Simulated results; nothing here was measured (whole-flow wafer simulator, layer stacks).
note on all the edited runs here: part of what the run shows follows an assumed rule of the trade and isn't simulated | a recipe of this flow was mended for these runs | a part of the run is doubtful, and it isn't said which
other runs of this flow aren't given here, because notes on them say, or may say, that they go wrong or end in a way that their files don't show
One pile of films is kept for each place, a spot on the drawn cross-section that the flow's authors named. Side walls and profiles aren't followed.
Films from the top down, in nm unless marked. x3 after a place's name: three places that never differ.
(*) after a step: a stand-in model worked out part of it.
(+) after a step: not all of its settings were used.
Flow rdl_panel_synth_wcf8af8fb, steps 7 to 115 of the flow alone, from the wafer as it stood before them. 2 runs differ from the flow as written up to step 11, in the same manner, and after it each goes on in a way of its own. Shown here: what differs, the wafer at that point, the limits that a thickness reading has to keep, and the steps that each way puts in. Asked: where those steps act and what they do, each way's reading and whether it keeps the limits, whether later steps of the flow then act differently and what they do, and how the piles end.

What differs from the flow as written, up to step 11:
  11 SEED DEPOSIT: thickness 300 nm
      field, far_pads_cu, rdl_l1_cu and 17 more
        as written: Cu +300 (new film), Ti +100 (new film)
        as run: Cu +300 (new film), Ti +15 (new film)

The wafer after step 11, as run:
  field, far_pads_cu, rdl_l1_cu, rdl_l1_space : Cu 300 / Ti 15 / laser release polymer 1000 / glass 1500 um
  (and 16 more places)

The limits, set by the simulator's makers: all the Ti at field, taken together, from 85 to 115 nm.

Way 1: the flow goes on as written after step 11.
  The reading after step 11: 15 nm, outside the limits.
  Later steps of the flow that act differently than as written (6 more steps differ only slightly, by at most 2% or 0.5 nm, whichever is larger, and aren't shown):
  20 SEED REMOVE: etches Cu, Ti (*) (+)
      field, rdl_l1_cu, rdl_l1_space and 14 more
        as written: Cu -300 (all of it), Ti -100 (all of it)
        this way: Cu -300 (all of it), Ti -15 (all of it)
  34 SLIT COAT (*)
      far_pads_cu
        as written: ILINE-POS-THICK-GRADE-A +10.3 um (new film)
        this way: ILINE-POS-THICK-GRADE-A +10.57 um (new film)
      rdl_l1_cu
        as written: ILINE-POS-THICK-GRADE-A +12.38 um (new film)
        this way: ILINE-POS-THICK-GRADE-A +12.81 um (new film)
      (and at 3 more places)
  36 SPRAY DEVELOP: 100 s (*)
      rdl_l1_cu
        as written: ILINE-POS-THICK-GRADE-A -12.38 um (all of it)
        this way: ILINE-POS-THICK-GRADE-A -12.81 um (all of it)
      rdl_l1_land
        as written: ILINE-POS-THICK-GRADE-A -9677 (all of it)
        this way: ILINE-POS-THICK-GRADE-A -9913.6 (all of it)
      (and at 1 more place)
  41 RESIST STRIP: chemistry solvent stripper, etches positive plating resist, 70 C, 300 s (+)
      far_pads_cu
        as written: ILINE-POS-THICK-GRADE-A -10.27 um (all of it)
        this way: ILINE-POS-THICK-GRADE-A -10.54 um (all of it)
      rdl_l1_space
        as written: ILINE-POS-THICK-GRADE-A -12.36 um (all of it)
        this way: ILINE-POS-THICK-GRADE-A -12.84 um (all of it)
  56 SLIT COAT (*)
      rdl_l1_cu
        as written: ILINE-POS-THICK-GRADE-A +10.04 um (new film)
        this way: ILINE-POS-THICK-GRADE-A +10.03 um (new film)
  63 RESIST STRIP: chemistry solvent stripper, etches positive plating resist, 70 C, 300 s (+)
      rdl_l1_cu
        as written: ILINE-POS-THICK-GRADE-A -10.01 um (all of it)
        this way: ILINE-POS-THICK-GRADE-A -10 um (all of it)
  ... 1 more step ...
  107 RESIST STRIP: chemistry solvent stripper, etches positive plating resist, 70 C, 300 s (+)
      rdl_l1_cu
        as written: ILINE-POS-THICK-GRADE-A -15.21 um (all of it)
        this way: ILINE-POS-THICK-GRADE-A -15.2 um (all of it)
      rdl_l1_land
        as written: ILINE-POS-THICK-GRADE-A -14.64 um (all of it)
        this way: ILINE-POS-THICK-GRADE-A -14.65 um (all of it)
  At the end the piles differ from the flow's by more than 2% or 0.5 nm, whichever is larger, at far_pads_cu, rdl_l1_land, rdl_l1_via.
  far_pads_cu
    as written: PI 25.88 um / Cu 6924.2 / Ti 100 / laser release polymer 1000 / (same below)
    this way: PI 25.9 um / Cu 6924.2 / Ti 15 / laser release polymer 1000 / (same below)
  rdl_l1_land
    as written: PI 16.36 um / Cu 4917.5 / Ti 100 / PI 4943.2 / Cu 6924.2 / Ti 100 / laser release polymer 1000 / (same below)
    this way: PI 16.38 um / Cu 4917.5 / Ti 100 / PI 4943.9 / Cu 6924.2 / Ti 15 / laser release polymer 1000 / (same below)
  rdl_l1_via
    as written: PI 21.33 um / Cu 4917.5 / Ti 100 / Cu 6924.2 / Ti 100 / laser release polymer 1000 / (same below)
    this way: PI 21.35 um / Cu 4917.5 / Ti 100 / Cu 6924.2 / Ti 15 / laser release polymer 1000 / (same below)

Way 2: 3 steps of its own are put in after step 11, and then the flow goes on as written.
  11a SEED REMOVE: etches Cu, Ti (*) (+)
      field, far_pads_cu, rdl_l1_cu and 17 more
        Cu -300 (all of it), Ti -15 (all of it)
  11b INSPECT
      changes no film at any place that is followed
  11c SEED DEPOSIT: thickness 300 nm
      field, far_pads_cu, rdl_l1_cu and 17 more
        Cu +300 (new film), Ti +100 (new film)
  The reading after step 11c: 100 nm, within the limits.
  No later step of the flow acts differently than as written at any place that is followed.
  At the end the piles are the same as the flow's at every place that both follow.

Within the limits: way 2. Outside them: way 1.
